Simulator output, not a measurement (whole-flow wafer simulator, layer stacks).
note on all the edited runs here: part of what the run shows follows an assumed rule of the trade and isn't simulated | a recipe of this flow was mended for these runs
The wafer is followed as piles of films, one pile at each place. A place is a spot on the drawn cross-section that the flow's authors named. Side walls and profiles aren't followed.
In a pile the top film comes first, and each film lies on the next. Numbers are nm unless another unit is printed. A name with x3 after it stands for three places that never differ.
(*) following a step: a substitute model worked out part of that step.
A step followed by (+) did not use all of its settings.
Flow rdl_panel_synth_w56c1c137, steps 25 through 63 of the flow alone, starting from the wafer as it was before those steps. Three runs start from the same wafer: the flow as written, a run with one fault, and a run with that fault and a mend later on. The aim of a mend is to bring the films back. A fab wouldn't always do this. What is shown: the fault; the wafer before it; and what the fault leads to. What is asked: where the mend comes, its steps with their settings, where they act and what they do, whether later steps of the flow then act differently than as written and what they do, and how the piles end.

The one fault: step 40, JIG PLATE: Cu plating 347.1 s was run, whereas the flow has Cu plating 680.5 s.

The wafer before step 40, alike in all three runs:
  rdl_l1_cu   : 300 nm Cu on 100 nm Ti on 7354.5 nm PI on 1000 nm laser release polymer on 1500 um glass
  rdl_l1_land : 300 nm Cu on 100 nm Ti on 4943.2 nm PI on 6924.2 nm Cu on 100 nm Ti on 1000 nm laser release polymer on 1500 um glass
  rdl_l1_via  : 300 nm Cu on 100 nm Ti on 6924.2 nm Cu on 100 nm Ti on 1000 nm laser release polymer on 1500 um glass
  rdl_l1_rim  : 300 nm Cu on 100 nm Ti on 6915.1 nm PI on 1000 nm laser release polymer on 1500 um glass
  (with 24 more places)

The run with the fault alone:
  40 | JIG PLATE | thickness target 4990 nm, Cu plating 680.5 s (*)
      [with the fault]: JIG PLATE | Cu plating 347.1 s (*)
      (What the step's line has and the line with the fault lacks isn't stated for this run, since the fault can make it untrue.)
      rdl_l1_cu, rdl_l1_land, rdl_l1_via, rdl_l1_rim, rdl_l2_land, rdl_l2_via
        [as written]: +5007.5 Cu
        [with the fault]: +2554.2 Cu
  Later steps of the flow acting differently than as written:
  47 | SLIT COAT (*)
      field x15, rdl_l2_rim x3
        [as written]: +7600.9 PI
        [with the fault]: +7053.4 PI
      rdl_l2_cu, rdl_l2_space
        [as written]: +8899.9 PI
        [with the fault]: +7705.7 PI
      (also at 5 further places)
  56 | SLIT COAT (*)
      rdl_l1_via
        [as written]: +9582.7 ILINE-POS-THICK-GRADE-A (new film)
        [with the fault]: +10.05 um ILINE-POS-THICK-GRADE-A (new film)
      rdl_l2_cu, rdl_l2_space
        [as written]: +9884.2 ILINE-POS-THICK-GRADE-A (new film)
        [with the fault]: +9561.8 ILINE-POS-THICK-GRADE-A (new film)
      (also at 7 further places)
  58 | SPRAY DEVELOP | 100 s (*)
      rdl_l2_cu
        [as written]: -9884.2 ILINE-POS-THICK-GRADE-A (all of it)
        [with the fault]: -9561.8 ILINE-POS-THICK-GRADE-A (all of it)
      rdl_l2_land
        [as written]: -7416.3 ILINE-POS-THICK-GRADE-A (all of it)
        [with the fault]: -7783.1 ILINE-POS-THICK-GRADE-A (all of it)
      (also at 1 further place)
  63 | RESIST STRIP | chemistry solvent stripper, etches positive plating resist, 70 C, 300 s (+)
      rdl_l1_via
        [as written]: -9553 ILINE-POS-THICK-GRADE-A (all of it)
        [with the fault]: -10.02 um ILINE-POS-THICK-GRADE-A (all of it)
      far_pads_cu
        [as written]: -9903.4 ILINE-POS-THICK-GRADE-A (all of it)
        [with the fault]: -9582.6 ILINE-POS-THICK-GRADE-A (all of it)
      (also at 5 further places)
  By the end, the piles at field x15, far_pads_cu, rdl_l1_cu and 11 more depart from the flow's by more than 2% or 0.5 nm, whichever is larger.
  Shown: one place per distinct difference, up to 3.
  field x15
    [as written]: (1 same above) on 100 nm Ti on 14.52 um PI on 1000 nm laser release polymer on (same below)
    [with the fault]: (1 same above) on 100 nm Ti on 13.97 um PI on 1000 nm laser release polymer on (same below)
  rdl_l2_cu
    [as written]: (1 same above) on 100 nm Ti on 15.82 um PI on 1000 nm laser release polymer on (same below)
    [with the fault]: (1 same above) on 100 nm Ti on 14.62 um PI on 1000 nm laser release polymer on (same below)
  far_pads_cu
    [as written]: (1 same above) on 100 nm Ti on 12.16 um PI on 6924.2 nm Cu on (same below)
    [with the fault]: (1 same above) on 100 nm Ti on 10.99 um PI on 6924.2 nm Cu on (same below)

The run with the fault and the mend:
  The mend stands after step 40.
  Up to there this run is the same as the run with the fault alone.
  40a | JIG PLATE | Cu plating 333.4 s (*) (the flow's step 40, run once more with other settings)
      rdl_l1_cu, rdl_l1_land, rdl_l1_via, rdl_l1_rim, rdl_l2_land, rdl_l2_via
        +2453.4 Cu
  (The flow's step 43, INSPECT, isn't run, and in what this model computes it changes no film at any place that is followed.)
  Every later step of the flow that is run acts as written at every place that is followed.
  By the end, the piles equal the flow's at every place that both follow.
